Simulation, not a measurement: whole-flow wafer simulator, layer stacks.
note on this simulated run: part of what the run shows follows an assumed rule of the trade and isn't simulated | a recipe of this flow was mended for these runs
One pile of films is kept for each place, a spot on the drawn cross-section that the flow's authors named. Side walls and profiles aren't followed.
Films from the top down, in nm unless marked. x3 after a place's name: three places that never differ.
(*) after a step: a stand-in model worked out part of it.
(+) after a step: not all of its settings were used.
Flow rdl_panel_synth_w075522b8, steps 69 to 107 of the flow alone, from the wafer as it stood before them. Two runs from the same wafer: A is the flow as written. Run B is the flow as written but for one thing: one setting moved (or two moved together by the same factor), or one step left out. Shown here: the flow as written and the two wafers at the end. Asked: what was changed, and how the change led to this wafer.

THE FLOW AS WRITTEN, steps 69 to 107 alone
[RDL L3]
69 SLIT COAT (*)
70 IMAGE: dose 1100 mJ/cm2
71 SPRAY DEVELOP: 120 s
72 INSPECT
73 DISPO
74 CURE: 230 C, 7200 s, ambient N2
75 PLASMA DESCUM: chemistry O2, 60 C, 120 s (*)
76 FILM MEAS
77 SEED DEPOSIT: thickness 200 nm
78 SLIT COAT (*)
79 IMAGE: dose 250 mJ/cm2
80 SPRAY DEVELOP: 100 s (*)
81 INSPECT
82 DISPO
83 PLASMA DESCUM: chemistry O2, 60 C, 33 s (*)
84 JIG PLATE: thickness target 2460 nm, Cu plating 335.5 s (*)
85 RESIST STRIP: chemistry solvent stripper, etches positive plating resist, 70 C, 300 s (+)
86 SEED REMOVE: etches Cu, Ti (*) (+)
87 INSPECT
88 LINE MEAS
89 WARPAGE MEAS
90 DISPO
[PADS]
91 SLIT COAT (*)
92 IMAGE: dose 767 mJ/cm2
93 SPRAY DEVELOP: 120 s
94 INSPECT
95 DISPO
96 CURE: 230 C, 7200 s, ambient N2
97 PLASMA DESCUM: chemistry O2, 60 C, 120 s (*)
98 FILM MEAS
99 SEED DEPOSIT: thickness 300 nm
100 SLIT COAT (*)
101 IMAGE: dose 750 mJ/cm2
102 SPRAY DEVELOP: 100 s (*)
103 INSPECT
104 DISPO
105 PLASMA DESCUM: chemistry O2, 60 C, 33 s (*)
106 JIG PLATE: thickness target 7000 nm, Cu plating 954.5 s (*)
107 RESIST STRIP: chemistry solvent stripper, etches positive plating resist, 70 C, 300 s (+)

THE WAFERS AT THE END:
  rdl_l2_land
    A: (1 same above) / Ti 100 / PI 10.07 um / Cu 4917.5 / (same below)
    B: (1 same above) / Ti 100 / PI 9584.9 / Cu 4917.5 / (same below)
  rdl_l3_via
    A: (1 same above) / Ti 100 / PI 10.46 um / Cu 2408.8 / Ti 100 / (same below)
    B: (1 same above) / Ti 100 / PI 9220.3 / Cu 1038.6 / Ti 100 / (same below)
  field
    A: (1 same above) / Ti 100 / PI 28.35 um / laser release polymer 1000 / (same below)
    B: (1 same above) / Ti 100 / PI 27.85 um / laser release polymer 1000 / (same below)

The cause: step 84, JIG PLATE: Cu plating 149.3 s was run, where the flow has Cu plating 335.5 s.

How the change led to this, step by step:
  84 JIG PLATE: thickness target 2460 nm, Cu plating 335.5 s (*)
      rdl_l3_cu, rdl_l3_land, rdl_l3_via, pads_land, pads_via: A Cu +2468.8 | B Cu +1098.6
  91 SLIT COAT (*)
      rdl_l3_via: A PI +10.46 um (new film) | B PI +9220.3 (new film)
      field: A PI +5893.8 | B PI +5393.6
      (and at 16 more places)
  100 SLIT COAT (*)
      far_pads_cu: A ILINE-POS-THICK-GRADE-A +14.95 um (new film) | B ILINE-POS-THICK-GRADE-A +14.94 um (new film)
      rdl_l1_space: A ILINE-POS-THICK-GRADE-A +15.28 um (new film) | B ILINE-POS-THICK-GRADE-A +15.29 um (new film)
      (and at 13 more places)
  102 SPRAY DEVELOP: 100 s (*)
      pads_cu: A ILINE-POS-THICK-GRADE-A -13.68 um (all of it) | B ILINE-POS-THICK-GRADE-A -13.61 um (all of it)
      pads_land: A ILINE-POS-THICK-GRADE-A -13.11 um (all of it) | B ILINE-POS-THICK-GRADE-A -13.23 um (all of it)
      (and at 1 more place)
  106 JIG PLATE: thickness target 7000 nm, Cu plating 954.5 s (*)
      pads_via: A Cu +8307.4 | B Cu +8489.6
  107 RESIST STRIP: chemistry solvent stripper, etches positive plating resist, 70 C, 300 s (+)
      rdl_l1_space: A ILINE-POS-THICK-GRADE-A -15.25 um (all of it) | B ILINE-POS-THICK-GRADE-A -15.26 um (all of it)
      rdl_l1_land: A ILINE-POS-THICK-GRADE-A -14.64 um (all of it) | B ILINE-POS-THICK-GRADE-A -14.63 um (all of it)
      (and at 10 more places)
